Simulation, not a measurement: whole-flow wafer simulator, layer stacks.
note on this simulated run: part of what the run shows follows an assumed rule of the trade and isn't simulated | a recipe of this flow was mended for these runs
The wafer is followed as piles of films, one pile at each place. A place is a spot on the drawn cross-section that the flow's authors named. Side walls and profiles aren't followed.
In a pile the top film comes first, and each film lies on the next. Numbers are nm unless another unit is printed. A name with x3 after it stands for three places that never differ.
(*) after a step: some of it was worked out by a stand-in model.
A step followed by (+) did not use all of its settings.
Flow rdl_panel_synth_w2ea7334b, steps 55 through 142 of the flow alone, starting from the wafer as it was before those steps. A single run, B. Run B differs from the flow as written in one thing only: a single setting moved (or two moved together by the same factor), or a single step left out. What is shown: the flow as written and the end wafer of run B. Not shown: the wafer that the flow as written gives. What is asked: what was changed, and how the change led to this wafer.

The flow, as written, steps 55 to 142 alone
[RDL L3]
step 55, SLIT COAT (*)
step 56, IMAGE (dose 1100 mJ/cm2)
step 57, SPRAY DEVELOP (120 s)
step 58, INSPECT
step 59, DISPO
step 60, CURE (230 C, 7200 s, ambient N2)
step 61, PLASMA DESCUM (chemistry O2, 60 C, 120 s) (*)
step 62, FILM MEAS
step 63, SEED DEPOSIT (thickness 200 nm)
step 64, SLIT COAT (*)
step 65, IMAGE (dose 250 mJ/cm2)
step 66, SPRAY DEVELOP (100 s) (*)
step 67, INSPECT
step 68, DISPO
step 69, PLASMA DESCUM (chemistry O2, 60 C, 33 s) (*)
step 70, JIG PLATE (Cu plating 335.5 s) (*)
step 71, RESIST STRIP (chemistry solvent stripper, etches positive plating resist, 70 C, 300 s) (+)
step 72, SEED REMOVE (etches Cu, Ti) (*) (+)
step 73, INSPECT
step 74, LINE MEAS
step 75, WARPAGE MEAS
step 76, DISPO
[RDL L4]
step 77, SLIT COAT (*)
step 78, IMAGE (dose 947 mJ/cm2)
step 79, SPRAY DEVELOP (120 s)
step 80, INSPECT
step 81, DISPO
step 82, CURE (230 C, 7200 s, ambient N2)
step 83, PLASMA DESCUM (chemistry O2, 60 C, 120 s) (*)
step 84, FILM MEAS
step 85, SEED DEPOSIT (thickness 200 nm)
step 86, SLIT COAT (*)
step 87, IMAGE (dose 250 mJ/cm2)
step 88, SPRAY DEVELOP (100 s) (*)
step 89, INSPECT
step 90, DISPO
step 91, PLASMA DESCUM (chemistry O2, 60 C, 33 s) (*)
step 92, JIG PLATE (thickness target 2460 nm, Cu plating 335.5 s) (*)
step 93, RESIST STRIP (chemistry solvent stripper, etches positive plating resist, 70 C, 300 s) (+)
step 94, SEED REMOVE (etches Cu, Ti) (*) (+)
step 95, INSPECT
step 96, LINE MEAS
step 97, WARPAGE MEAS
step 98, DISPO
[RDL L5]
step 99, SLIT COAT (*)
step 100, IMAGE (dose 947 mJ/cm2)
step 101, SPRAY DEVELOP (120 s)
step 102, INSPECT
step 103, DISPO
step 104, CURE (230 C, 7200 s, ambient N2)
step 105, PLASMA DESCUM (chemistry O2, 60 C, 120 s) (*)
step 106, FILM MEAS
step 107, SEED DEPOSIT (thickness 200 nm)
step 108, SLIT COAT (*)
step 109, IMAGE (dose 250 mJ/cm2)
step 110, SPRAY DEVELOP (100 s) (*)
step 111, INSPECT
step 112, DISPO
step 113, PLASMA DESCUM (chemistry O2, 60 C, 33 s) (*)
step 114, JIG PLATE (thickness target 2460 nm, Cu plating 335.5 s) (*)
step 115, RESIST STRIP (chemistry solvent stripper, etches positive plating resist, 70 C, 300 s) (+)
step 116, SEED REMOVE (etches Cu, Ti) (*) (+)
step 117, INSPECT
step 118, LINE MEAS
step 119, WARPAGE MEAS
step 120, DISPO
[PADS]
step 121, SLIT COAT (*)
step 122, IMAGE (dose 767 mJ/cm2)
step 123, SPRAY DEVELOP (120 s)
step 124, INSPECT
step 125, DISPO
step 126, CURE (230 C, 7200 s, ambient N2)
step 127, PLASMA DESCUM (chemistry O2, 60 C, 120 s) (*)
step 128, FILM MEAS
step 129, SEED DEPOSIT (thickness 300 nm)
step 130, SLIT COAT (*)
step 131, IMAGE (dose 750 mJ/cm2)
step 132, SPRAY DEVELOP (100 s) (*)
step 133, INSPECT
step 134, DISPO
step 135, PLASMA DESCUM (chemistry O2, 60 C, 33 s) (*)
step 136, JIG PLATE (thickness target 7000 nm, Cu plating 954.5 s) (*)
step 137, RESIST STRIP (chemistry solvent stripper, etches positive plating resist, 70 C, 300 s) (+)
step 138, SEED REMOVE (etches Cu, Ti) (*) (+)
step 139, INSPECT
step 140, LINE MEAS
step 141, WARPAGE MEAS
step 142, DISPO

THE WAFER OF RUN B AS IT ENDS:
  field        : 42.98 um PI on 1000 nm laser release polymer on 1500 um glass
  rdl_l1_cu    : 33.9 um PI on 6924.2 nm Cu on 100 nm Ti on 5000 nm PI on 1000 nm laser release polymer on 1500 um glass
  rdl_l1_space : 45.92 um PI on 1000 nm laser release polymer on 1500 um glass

The reason: step 70, JIG PLATE: Cu plating 308.7 s was run, while the flow as written has Cu plating 335.5 s.

How this came from the change, step by step:
  step 70, JIG PLATE (Cu plating 335.5 s) (*)
      rdl_l3_cu, rdl_l3_land, rdl_l3_via, rdl_l4_land, rdl_l4_via: Cu gains 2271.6 (in the flow as written it would be: Cu gains 2468.8)
  step 77, SLIT COAT (*)
      rdl_l3_space: PI gains 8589 (in the flow as written it would be: PI gains 8780.5)
      rdl_l2_rim: PI gains 7802.1 (in the flow as written it would be: PI gains 8037.4)
      (also at 2 further places)
  step 99, SLIT COAT (*)
      rdl_l4_via: PI gains 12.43 um (new film) (in the flow as written it would be: PI gains 12.41 um (new film))
  step 130, SLIT COAT (*)
      rdl_l2_cu, rdl_l2_space: ILINE-POS-THICK-GRADE-A gains 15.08 um (new film) (in the flow as written it would be: ILINE-POS-THICK-GRADE-A gains 15.07 um (new film))
      rdl_l2_rim: ILINE-POS-THICK-GRADE-A gains 14.98 um (new film) (in the flow as written it would be: ILINE-POS-THICK-GRADE-A gains 14.97 um (new film))
      (also at 2 further places)
  step 137, RESIST STRIP (chemistry solvent stripper, etches positive plating resist, 70 C, 300 s) (+)
      rdl_l2_rim: ILINE-POS-THICK-GRADE-A loses 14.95 um (all of it) (in the flow as written it would be: ILINE-POS-THICK-GRADE-A loses 14.94 um (all of it))
      rdl_l3_land: ILINE-POS-THICK-GRADE-A loses 14.93 um (all of it) (in the flow as written it would be: ILINE-POS-THICK-GRADE-A loses 14.92 um (all of it))
      (also at 1 further place)
